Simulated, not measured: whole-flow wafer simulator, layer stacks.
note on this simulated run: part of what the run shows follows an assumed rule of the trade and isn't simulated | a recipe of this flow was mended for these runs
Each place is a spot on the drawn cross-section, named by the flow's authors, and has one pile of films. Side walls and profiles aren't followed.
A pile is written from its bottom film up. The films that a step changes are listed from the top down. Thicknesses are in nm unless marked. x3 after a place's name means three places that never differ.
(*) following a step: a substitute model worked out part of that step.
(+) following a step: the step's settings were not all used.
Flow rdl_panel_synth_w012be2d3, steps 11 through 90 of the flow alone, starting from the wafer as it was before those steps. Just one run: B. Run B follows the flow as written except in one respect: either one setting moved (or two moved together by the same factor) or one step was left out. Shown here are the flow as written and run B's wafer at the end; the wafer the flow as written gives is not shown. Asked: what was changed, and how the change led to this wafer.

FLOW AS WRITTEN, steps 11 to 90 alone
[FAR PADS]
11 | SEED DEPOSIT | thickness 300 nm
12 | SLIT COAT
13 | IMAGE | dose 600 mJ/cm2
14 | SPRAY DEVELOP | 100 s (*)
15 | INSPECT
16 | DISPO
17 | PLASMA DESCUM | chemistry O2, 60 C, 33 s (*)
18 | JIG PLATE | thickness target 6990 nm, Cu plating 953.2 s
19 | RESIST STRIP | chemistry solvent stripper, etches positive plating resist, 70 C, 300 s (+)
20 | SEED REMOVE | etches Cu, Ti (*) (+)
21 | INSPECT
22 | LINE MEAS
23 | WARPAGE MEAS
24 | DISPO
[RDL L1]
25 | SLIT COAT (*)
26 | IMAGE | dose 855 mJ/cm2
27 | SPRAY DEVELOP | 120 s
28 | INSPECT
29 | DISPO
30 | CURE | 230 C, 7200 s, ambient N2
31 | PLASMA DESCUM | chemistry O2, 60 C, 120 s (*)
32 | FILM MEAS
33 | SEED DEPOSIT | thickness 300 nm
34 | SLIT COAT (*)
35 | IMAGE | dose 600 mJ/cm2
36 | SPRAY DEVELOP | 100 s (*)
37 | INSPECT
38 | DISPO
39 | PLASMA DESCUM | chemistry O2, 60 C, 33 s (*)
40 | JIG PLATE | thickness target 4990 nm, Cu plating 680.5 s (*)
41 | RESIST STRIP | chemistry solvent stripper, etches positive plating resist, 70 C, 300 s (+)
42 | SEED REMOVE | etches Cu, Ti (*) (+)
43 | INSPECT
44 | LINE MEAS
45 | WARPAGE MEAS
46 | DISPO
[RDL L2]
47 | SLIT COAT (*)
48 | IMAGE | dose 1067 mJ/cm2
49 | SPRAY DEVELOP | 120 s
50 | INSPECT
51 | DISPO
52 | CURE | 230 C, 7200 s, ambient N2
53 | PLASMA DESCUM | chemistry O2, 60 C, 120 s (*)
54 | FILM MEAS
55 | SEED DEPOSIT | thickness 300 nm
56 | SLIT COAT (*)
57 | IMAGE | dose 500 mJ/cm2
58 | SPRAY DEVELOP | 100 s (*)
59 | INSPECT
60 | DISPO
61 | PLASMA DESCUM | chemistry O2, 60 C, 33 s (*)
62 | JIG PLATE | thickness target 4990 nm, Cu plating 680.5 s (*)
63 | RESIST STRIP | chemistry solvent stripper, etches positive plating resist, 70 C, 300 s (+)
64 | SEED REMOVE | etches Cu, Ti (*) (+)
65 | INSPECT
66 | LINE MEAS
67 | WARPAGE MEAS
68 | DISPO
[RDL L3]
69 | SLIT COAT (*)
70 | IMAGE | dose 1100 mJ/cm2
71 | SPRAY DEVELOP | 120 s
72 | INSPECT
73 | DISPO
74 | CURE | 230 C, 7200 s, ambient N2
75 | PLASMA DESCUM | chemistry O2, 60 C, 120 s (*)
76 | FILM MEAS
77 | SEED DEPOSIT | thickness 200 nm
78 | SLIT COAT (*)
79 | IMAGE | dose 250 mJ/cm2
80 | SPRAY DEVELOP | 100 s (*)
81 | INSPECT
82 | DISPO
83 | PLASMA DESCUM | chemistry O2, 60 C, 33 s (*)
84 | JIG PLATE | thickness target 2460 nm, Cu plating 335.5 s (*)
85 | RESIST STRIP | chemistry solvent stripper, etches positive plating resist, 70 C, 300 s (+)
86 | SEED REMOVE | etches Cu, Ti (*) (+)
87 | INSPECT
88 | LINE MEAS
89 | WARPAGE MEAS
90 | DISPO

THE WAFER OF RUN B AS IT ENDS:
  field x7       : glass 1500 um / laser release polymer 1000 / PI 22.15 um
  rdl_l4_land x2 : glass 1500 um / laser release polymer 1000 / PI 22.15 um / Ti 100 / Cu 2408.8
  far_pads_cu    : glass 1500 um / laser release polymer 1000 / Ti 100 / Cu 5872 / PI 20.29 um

What caused this: step 18, JIG PLATE: Cu plating 810.2 s was run, though the flow has Cu plating 953.2 s.

The path from the change to this, step by step:
  18 | JIG PLATE | thickness target 6990 nm, Cu plating 953.2 s
      far_pads_cu, rdl_l1_land, rdl_l1_via: Cu gains 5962 (as written it would have been: Cu gains 7014.2)
  25 | SLIT COAT (*)
      field x7, rdl_l2_cu, rdl_l2_space and 10 more: PI gains 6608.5 (new film) (as written it would have been: PI gains 6915.1 (new film))
      rdl_l1_cu: PI gains 6981.7 (new film) (as written it would have been: PI gains 7354.5 (new film))
      (and at 1 other place as well)
  34 | SLIT COAT (*)
      rdl_l1_land: ILINE-POS-THICK-GRADE-A gains 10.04 um (new film) (as written it would have been: ILINE-POS-THICK-GRADE-A gains 9677 (new film))
      far_pads_cu: ILINE-POS-THICK-GRADE-A gains 10.68 um (new film) (as written it would have been: ILINE-POS-THICK-GRADE-A gains 10.3 um (new film))
      (and at 3 other places as well)
  36 | SPRAY DEVELOP | 100 s (*)
      rdl_l1_land: ILINE-POS-THICK-GRADE-A loses 10.04 um (all of it) (as written it would have been: ILINE-POS-THICK-GRADE-A loses 9677 (all of it))
      rdl_l1_cu: ILINE-POS-THICK-GRADE-A loses 12.66 um (all of it) (as written it would have been: ILINE-POS-THICK-GRADE-A loses 12.38 um (all of it))
      (and at 1 other place as well)
  41 | RESIST STRIP | chemistry solvent stripper, etches positive plating resist, 70 C, 300 s (+)
      far_pads_cu: ILINE-POS-THICK-GRADE-A loses 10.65 um (all of it) (as written it would have been: ILINE-POS-THICK-GRADE-A loses 10.27 um (all of it))
      rdl_l1_space: ILINE-POS-THICK-GRADE-A loses 12.67 um (all of it) (as written it would have been: ILINE-POS-THICK-GRADE-A loses 12.36 um (all of it))
  47 | SLIT COAT (*)
      rdl_l1_cu: PI gains 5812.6 (new film) (as written it would have been: PI gains 5962.6 (new film))
      rdl_l1_space: PI gains 9688.7 (as written it would have been: PI gains 9924.5)
      (and at 1 other place as well)
  56 | SLIT COAT (*)
      rdl_l1_cu: ILINE-POS-THICK-GRADE-A gains 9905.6 (new film) (as written it would have been: ILINE-POS-THICK-GRADE-A gains 10.04 um (new film))
      rdl_l1_space: ILINE-POS-THICK-GRADE-A gains 10.95 um (new film) (as written it would have been: ILINE-POS-THICK-GRADE-A gains 11.02 um (new film))
  63 | RESIST STRIP | chemistry solvent stripper, etches positive plating resist, 70 C, 300 s (+)
      rdl_l1_cu: ILINE-POS-THICK-GRADE-A loses 9875.9 (all of it) (as written it would have been: ILINE-POS-THICK-GRADE-A loses 10.01 um (all of it))
      rdl_l1_space: ILINE-POS-THICK-GRADE-A loses 10.92 um (all of it) (as written it would have been: ILINE-POS-THICK-GRADE-A loses 10.99 um (all of it))
